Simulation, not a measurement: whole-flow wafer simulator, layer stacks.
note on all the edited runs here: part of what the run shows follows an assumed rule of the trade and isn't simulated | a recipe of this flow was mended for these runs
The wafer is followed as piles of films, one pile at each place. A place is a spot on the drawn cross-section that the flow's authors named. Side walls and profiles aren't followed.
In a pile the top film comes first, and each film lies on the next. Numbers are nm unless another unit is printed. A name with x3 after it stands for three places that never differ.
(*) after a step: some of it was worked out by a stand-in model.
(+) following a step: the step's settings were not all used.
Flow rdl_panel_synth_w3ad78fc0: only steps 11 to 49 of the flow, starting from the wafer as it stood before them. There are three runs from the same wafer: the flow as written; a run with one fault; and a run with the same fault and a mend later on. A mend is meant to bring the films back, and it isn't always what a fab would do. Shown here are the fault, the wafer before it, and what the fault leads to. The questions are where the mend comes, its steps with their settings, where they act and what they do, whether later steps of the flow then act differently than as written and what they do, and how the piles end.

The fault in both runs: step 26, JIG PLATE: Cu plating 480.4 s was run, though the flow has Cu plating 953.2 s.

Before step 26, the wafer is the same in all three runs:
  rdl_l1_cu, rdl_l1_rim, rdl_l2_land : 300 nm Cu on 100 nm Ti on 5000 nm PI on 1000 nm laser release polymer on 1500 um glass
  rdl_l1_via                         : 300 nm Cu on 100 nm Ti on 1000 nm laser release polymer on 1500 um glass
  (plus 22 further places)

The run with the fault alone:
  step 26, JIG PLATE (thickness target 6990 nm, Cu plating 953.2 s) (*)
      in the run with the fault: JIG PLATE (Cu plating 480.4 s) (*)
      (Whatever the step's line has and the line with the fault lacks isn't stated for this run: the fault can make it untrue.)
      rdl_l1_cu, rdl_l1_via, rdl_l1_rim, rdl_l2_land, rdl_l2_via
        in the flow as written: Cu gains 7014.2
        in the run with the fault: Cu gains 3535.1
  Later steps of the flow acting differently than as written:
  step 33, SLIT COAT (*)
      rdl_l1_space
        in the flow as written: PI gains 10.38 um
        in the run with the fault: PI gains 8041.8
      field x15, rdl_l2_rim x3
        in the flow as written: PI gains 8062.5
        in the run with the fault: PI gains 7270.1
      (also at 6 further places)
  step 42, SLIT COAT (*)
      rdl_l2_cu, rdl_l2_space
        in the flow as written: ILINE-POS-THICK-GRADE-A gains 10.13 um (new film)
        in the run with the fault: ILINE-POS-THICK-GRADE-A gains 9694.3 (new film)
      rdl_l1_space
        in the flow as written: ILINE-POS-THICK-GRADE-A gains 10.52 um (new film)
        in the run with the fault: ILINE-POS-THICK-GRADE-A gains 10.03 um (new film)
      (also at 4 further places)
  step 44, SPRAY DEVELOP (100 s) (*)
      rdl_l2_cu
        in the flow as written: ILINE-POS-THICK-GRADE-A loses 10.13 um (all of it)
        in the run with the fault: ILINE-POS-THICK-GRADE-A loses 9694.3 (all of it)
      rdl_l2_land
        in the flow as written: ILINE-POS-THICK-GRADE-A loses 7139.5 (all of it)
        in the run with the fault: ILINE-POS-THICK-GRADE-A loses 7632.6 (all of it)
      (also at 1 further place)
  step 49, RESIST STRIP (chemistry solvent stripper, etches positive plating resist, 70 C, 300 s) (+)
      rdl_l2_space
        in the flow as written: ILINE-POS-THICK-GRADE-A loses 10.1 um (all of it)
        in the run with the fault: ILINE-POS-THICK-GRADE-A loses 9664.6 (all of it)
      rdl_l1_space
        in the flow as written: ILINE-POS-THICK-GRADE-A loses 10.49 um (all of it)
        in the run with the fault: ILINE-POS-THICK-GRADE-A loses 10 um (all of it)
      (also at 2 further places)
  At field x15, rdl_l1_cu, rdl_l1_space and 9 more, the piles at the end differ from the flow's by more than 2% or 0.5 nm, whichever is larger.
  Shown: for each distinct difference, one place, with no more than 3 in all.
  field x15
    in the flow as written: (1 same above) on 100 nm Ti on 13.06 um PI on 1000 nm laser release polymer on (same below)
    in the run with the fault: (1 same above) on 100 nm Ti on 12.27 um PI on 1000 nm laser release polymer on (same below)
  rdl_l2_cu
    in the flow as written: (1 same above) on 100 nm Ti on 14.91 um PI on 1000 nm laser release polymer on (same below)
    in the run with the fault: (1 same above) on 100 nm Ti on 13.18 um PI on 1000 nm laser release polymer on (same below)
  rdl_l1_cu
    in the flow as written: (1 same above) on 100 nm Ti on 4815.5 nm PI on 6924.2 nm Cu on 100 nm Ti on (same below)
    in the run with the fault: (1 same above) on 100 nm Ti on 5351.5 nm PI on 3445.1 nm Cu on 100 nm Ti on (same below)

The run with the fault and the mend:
  The mend follows step 26.
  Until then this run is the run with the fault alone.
  step 26a, JIG PLATE (Cu plating 472.8 s) (*) (the flow's step 26, run once more with other settings)
      rdl_l1_cu, rdl_l1_via, rdl_l1_rim, rdl_l2_land, rdl_l2_via
        Cu gains 3479.2
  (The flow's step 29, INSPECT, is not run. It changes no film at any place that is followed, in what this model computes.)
  Every later step of the flow that is run acts as written at every place that is followed.
  By the end, the piles equal the flow's at every place that both follow.
